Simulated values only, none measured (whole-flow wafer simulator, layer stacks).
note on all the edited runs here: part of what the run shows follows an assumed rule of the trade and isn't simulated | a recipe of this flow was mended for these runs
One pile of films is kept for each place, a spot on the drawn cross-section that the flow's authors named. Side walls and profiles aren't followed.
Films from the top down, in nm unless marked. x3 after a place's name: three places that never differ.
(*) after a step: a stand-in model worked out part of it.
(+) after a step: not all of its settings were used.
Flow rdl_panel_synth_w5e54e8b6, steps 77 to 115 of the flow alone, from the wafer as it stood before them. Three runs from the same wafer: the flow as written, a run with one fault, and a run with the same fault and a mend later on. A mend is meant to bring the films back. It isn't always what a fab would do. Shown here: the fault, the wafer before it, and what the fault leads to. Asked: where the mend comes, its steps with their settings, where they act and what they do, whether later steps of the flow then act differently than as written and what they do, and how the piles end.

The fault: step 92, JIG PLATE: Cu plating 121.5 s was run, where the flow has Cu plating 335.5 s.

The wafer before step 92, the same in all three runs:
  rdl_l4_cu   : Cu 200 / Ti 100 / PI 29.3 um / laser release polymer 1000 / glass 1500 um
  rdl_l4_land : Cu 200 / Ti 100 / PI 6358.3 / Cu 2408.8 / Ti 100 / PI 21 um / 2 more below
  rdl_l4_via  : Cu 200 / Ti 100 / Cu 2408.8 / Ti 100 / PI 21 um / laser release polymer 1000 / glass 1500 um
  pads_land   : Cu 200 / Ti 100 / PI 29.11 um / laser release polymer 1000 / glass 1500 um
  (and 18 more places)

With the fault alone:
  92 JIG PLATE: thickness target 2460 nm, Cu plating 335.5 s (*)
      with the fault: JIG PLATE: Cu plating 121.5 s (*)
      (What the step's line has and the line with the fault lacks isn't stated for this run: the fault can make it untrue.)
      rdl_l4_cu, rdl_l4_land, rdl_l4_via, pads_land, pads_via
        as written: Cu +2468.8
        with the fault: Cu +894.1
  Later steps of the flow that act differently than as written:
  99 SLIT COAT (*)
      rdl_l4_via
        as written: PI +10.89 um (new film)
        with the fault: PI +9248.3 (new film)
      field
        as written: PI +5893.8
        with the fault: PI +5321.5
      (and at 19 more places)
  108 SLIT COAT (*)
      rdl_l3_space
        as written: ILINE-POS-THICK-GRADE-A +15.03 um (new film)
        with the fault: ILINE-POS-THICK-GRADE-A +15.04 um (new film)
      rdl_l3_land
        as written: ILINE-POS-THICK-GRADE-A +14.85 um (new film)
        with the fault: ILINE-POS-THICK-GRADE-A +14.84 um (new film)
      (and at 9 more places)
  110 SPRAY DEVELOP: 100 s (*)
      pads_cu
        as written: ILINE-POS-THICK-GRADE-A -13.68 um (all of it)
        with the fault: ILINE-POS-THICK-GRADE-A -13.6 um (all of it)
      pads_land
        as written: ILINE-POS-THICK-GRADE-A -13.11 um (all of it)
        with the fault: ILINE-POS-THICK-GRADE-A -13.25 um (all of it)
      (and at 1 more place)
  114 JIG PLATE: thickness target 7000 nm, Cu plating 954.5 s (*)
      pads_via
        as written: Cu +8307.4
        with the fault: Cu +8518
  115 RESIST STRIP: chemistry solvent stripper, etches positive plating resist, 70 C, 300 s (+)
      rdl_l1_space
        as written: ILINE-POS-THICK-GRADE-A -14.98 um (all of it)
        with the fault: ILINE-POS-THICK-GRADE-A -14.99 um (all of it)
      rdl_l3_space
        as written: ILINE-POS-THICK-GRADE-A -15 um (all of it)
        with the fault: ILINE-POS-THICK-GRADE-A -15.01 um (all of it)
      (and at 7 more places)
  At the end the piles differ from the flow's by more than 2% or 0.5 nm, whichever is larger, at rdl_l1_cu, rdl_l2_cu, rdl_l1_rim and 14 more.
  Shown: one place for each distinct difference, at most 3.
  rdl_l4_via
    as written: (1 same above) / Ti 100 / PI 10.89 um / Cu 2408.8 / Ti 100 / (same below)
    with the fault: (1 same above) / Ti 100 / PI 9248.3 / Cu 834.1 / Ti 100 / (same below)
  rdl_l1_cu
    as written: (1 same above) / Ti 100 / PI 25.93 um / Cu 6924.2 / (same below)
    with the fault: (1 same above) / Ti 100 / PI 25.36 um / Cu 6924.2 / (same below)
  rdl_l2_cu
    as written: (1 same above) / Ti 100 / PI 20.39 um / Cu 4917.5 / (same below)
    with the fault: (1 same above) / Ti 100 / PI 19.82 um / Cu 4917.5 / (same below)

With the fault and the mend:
  The mend comes after step 92.
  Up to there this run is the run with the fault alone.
  92a JIG PLATE: Cu plating 214 s (*) (the flow's step 92 once more, with other settings)
      rdl_l4_cu, rdl_l4_land, rdl_l4_via, pads_land, pads_via
        Cu +1574.7
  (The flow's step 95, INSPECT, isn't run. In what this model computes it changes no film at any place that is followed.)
  No later step of the flow acts differently than as written at any place that is followed.
  At the end the piles are the same as the flow's at every place that both follow.
